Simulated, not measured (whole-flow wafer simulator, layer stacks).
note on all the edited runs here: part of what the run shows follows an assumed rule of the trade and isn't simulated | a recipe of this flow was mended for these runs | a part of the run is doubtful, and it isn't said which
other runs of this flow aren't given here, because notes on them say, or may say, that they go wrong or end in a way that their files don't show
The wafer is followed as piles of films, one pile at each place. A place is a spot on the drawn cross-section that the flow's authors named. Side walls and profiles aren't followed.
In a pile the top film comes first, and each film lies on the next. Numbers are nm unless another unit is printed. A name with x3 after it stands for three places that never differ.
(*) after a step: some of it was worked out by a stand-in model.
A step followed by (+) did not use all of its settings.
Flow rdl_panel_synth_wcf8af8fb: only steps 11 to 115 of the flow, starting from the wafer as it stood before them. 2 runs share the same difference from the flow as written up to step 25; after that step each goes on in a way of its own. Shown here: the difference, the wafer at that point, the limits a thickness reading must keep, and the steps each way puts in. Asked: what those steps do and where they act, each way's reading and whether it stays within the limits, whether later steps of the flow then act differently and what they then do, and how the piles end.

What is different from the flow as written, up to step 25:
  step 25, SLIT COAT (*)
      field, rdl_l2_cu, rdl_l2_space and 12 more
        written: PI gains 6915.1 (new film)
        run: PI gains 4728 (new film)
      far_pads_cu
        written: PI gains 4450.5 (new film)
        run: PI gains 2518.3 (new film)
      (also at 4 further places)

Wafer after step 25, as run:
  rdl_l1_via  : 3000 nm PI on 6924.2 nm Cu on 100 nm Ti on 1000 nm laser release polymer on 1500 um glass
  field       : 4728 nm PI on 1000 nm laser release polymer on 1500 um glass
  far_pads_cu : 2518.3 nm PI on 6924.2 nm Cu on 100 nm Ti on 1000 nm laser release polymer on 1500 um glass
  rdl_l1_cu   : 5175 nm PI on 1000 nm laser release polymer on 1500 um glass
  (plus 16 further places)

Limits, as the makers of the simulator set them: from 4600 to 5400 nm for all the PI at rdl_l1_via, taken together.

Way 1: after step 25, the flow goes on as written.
  The reading taken after step 25 is 3000 nm, which is outside the limits.
  Steps further on in the flow that do not act as written:
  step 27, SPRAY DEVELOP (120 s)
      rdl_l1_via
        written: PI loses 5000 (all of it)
        way: PI loses 3000 (all of it)
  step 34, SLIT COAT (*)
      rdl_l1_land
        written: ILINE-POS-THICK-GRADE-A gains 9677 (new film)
        way: ILINE-POS-THICK-GRADE-A gains 10.03 um (new film)
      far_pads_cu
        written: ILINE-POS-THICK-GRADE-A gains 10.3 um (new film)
        way: ILINE-POS-THICK-GRADE-A gains 10.37 um (new film)
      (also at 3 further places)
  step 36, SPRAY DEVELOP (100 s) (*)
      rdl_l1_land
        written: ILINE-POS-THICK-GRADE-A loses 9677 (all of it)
        way: ILINE-POS-THICK-GRADE-A loses 10.03 um (all of it)
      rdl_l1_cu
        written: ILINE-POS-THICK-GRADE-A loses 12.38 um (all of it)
        way: ILINE-POS-THICK-GRADE-A loses 12.5 um (all of it)
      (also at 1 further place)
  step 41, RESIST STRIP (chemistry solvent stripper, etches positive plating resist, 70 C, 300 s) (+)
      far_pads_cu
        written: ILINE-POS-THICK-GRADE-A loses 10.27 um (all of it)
        way: ILINE-POS-THICK-GRADE-A loses 10.34 um (all of it)
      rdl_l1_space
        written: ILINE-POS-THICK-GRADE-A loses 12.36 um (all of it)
        way: ILINE-POS-THICK-GRADE-A loses 12.46 um (all of it)
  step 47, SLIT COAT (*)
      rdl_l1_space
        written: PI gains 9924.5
        way: PI gains 10.08 um
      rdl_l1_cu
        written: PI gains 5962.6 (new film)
        way: PI gains 6110.1 (new film)
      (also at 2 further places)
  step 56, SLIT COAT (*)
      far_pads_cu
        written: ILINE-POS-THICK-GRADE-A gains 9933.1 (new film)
        way: ILINE-POS-THICK-GRADE-A gains 10.01 um (new film)
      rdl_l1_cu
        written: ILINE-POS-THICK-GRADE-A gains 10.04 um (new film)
        way: ILINE-POS-THICK-GRADE-A gains 10.17 um (new film)
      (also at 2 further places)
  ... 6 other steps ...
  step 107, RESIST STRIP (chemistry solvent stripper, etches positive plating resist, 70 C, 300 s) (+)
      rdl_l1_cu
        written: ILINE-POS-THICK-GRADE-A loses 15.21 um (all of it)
        way: ILINE-POS-THICK-GRADE-A loses 15.27 um (all of it)
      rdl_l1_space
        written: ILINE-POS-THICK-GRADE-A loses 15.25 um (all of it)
        way: ILINE-POS-THICK-GRADE-A loses 15.34 um (all of it)
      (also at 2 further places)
  The piles end different from the flow's at field, far_pads_cu, rdl_l1_cu and 17 more by more than 2% or 0.5 nm, whichever is larger.
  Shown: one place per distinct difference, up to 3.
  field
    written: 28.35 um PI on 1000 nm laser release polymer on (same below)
    way: 26.16 um PI on 1000 nm laser release polymer on (same below)
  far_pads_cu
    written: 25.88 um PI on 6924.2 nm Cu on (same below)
    way: 23.86 um PI on 6924.2 nm Cu on (same below)
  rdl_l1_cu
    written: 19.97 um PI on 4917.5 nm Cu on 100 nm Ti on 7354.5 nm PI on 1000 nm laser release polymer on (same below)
    way: 20.01 um PI on 4917.5 nm Cu on 100 nm Ti on 5175 nm PI on 1000 nm laser release polymer on (same below)

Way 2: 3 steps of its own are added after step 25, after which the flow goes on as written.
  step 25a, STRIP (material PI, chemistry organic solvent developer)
      field, rdl_l2_cu, rdl_l2_space and 12 more
        PI loses 4728 (all of it)
      far_pads_cu
        PI loses 2518.3 (all of it)
      rdl_l1_cu
        PI loses 5175 (all of it)
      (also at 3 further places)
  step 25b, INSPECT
      does not change any film at any place that is followed
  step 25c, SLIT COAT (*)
      field, rdl_l2_cu, rdl_l2_space and 12 more
        PI gains 6915.1 (new film)
      far_pads_cu
        PI gains 4450.5 (new film)
      rdl_l1_cu
        PI gains 7354.5 (new film)
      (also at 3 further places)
  The reading taken after step 25c is 5000 nm, which is within the limits.
  Every later step of the flow that is run acts as written at every place that is followed.
  The piles end the same as the flow's at every place that both follow.

Inside the limits: way 2. Outside the limits: way 1.
